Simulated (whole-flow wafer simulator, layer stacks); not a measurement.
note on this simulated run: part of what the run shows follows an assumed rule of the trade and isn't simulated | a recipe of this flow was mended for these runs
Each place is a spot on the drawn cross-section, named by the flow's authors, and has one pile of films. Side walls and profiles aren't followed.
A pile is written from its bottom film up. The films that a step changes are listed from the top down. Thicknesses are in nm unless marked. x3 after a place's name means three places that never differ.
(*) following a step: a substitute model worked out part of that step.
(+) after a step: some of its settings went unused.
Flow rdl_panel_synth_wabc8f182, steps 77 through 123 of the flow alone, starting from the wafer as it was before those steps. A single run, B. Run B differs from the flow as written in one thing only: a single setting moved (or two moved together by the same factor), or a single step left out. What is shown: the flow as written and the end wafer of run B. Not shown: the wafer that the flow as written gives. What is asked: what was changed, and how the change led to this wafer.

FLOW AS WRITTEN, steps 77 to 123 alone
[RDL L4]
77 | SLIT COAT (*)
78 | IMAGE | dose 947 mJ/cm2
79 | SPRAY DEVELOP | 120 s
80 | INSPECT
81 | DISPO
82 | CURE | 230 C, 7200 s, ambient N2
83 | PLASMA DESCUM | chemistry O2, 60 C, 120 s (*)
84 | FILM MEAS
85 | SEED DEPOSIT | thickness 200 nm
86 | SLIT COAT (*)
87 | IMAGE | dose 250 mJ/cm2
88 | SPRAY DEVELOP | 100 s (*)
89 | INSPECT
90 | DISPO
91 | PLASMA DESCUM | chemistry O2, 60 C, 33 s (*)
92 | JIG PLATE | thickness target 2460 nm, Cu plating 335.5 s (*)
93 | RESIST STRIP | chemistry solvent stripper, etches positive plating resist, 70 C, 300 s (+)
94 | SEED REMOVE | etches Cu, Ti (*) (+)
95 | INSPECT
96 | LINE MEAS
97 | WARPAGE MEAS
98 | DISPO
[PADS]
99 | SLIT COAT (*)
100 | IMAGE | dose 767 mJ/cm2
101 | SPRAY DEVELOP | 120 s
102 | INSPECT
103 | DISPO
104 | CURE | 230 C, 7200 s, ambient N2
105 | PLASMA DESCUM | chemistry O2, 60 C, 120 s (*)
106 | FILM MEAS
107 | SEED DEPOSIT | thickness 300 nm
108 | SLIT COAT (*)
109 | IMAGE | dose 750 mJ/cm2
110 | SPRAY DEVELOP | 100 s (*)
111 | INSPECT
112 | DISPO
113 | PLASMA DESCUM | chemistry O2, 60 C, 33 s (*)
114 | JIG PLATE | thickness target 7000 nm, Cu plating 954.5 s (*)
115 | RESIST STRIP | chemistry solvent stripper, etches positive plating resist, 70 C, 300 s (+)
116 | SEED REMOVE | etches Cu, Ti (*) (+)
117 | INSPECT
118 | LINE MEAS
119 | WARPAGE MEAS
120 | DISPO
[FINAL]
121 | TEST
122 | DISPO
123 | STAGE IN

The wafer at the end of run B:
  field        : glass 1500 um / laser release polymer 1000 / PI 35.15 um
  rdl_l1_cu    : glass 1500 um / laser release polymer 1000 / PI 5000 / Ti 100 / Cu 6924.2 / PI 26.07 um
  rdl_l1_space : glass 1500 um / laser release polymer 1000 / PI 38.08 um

The reason: step 92, JIG PLATE: Cu plating 385.8 s was run, whereas the flow has Cu plating 335.5 s.

Step by step, how the change led to this:
  92 | JIG PLATE | thickness target 2460 nm, Cu plating 335.5 s (*)
      rdl_l4_cu, rdl_l4_land, rdl_l4_via, pads_land, pads_via: +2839 Cu (as written it would have been: +2468.8 Cu)
  99 | SLIT COAT (*)
      field: +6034 PI (as written it would have been: +5893.8 PI)
      rdl_l1_cu: +6014.8 PI (as written it would have been: +5874.7 PI)
      (as well as at 17 more places)
  108 | SLIT COAT (*)
      rdl_l3_via: +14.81 um ILINE-POS-THICK-GRADE-A (new film) (as written it would have been: +14.8 um ILINE-POS-THICK-GRADE-A (new film))
      rdl_l4_cu: +15.21 um ILINE-POS-THICK-GRADE-A (new film) (as written it would have been: +15.12 um ILINE-POS-THICK-GRADE-A (new film))
      (as well as at 7 more places)
  110 | SPRAY DEVELOP | 100 s (*)
      pads_cu: -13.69 um ILINE-POS-THICK-GRADE-A (all of it) (as written it would have been: -13.68 um ILINE-POS-THICK-GRADE-A (all of it))
      pads_land: -13.08 um ILINE-POS-THICK-GRADE-A (all of it) (as written it would have been: -13.11 um ILINE-POS-THICK-GRADE-A (all of it))
      (as well as at 1 more place)
  115 | RESIST STRIP | chemistry solvent stripper, etches positive plating resist, 70 C, 300 s (+)
      rdl_l3_via: -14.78 um ILINE-POS-THICK-GRADE-A (all of it) (as written it would have been: -14.77 um ILINE-POS-THICK-GRADE-A (all of it))
      rdl_l4_cu: -15.18 um ILINE-POS-THICK-GRADE-A (all of it) (as written it would have been: -15.09 um ILINE-POS-THICK-GRADE-A (all of it))
      (as well as at 4 more places)
